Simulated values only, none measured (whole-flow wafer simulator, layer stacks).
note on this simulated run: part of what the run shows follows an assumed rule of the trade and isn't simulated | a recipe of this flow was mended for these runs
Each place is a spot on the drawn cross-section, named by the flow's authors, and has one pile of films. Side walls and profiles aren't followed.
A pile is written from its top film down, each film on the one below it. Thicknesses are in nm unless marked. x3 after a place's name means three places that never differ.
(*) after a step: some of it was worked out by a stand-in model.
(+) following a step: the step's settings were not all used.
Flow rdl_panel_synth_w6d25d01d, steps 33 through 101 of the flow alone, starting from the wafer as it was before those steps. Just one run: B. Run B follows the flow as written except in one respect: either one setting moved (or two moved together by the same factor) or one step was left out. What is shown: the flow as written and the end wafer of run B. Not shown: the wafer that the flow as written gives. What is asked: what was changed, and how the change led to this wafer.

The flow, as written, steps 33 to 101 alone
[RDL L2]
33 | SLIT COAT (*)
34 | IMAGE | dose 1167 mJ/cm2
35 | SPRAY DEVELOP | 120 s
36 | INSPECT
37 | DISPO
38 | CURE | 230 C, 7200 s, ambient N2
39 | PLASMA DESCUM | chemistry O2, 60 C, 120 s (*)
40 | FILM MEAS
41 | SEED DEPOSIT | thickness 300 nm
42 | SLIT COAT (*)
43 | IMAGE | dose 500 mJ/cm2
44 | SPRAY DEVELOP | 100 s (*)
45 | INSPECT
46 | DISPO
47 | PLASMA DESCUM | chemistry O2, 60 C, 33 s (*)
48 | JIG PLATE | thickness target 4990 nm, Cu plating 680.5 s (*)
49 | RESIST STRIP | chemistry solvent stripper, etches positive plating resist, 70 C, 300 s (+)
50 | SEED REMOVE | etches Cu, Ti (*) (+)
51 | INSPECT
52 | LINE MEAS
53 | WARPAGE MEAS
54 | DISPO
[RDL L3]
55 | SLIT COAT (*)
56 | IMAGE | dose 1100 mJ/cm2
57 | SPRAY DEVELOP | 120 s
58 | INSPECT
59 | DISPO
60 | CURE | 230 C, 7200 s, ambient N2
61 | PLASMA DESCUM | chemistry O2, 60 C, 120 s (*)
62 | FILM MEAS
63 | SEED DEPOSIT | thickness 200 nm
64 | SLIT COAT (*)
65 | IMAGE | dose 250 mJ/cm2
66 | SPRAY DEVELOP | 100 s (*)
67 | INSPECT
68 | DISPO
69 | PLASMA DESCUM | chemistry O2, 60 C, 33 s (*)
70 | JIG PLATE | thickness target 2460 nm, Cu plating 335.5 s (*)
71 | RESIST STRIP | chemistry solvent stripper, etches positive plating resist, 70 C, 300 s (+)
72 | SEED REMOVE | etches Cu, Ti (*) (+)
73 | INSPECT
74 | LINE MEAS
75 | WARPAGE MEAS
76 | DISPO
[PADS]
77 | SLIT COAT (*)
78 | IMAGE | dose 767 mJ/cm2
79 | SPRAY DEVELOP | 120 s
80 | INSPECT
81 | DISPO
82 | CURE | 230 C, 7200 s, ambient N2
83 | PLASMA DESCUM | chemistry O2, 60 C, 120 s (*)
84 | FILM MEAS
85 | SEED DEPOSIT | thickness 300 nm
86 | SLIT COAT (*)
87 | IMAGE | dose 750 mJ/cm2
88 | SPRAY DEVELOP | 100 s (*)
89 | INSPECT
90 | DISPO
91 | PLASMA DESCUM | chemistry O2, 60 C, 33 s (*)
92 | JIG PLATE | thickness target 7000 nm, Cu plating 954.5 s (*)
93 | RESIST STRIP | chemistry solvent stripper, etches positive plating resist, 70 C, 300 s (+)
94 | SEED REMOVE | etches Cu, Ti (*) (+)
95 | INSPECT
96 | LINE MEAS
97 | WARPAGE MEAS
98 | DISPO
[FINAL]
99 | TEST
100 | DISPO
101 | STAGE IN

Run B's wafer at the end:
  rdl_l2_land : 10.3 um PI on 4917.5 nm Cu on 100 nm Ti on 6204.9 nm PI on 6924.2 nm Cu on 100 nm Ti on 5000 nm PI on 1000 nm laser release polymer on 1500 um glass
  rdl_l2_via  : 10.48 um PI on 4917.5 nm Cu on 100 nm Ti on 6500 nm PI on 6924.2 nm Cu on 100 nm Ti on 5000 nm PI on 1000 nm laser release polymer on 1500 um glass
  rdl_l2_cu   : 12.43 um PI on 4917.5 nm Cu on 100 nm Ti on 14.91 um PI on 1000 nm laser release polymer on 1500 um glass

Cause: step 35, SPRAY DEVELOP: 120 s, was not run.

The path from the change to this, step by step:
  42 | SLIT COAT (*)
      rdl_l2_via: ILINE-POS-THICK-GRADE-A gains 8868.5 (new film) (it would be, as written: ILINE-POS-THICK-GRADE-A gains 12.5 um (new film))
      rdl_l2_cu, rdl_l2_space: ILINE-POS-THICK-GRADE-A gains 10.93 um (new film) (it would be, as written: ILINE-POS-THICK-GRADE-A gains 10.13 um (new film))
      (also at 2 further places)
  44 | SPRAY DEVELOP | 100 s (*)
      rdl_l2_via: ILINE-POS-THICK-GRADE-A loses 8868.5 (all of it) (it would be, as written: ILINE-POS-THICK-GRADE-A loses 12.5 um (all of it))
      rdl_l2_cu: ILINE-POS-THICK-GRADE-A loses 10.93 um (all of it) (it would be, as written: ILINE-POS-THICK-GRADE-A loses 10.13 um (all of it))
      (also at 1 further place)
  49 | RESIST STRIP | chemistry solvent stripper, etches positive plating resist, 70 C, 300 s (+)
      rdl_l2_space: ILINE-POS-THICK-GRADE-A loses 10.9 um (all of it) (it would be, as written: ILINE-POS-THICK-GRADE-A loses 10.1 um (all of it))
      rdl_l1_rim: ILINE-POS-THICK-GRADE-A loses 9357.3 (all of it) (it would be, as written: ILINE-POS-THICK-GRADE-A loses 8208.7 (all of it))
  55 | SLIT COAT (*)
      rdl_l2_via: PI gains 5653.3 (new film) (it would be, as written: PI gains 10.74 um (new film))
      rdl_l2_cu: PI gains 6171.9 (new film) (it would be, as written: PI gains 5919.4 (new film))
      (also at 3 further places)
  64 | SLIT COAT (*)
      rdl_l2_cu: ILINE-POS-THICK-GRADE-A gains 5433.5 (new film) (it would be, as written: ILINE-POS-THICK-GRADE-A gains 5291.3 (new film))
      rdl_l2_space: ILINE-POS-THICK-GRADE-A gains 5770.5 (new film) (it would be, as written: ILINE-POS-THICK-GRADE-A gains 5624.6 (new film))
      (also at 3 further places)
  71 | RESIST STRIP | chemistry solvent stripper, etches positive plating resist, 70 C, 300 s (+)
      rdl_l2_cu: ILINE-POS-THICK-GRADE-A loses 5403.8 (all of it) (it would be, as written: ILINE-POS-THICK-GRADE-A loses 5261.6 (all of it))
      rdl_l2_space: ILINE-POS-THICK-GRADE-A loses 5740.8 (all of it) (it would be, as written: ILINE-POS-THICK-GRADE-A loses 5594.9 (all of it))
      (also at 3 further places)
  77 | SLIT COAT (*)
      rdl_l2_cu: PI gains 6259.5 (it would be, as written: PI gains 6131.9)
      rdl_l2_land: PI gains 5325.8 (it would be, as written: PI gains 5066.5)
      (also at 1 further place)
  86 | SLIT COAT (*)
      rdl_l2_cu: ILINE-POS-THICK-GRADE-A gains 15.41 um (new film) (it would be, as written: ILINE-POS-THICK-GRADE-A gains 15.31 um (new film))
      rdl_l2_space: ILINE-POS-THICK-GRADE-A gains 15.43 um (new film) (it would be, as written: ILINE-POS-THICK-GRADE-A gains 15.33 um (new film))
      (also at 3 further places)
  93 | RESIST STRIP | chemistry solvent stripper, etches positive plating resist, 70 C, 300 s (+)
      rdl_l2_cu: ILINE-POS-THICK-GRADE-A loses 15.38 um (all of it) (it would be, as written: ILINE-POS-THICK-GRADE-A loses 15.28 um (all of it))
      rdl_l2_space: ILINE-POS-THICK-GRADE-A loses 15.4 um (all of it) (it would be, as written: ILINE-POS-THICK-GRADE-A loses 15.3 um (all of it))
      (also at 3 further places)
With metal films that touch counted as one body, rdl_l2_via has 2 bodies (between them, from the top down: PI 6500); the flow as written gives 1 body.
